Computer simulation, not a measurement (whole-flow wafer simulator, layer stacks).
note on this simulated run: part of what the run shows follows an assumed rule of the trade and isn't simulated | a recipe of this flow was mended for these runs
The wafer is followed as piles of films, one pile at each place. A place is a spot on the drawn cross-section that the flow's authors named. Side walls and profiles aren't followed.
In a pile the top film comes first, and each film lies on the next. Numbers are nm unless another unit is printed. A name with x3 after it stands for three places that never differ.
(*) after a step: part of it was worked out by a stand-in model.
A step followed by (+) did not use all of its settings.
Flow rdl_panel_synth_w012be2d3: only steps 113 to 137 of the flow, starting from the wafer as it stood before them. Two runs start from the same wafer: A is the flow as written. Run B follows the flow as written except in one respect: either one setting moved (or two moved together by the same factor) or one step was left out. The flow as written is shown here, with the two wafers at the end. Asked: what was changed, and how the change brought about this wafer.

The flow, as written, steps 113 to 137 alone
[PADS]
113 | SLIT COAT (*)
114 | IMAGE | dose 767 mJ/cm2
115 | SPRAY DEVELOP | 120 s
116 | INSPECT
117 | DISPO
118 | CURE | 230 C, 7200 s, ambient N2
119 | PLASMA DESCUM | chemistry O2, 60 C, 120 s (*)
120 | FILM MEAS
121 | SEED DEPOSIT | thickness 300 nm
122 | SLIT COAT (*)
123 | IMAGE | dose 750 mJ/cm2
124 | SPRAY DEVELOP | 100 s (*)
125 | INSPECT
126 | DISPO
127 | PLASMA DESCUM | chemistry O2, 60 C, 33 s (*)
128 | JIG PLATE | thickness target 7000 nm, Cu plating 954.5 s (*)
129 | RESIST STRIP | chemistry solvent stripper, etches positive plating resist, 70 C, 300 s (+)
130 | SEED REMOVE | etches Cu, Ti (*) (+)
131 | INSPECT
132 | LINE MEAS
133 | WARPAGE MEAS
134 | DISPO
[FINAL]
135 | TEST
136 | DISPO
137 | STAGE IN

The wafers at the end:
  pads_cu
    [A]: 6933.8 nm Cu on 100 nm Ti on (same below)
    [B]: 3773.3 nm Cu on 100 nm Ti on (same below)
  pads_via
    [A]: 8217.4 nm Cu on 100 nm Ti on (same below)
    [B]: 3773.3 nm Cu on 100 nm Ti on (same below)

Cause: step 128, JIG PLATE: Cu plating 525 s was run, though the flow has Cu plating 954.5 s.

Step by step, how the change led to this:
  128 | JIG PLATE | thickness target 7000 nm, Cu plating 954.5 s (*)
      pads_cu, pads_land: A Cu gains 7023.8 | B Cu gains 3863.3
      pads_via: A Cu gains 8307.4 | B Cu gains 3863.3
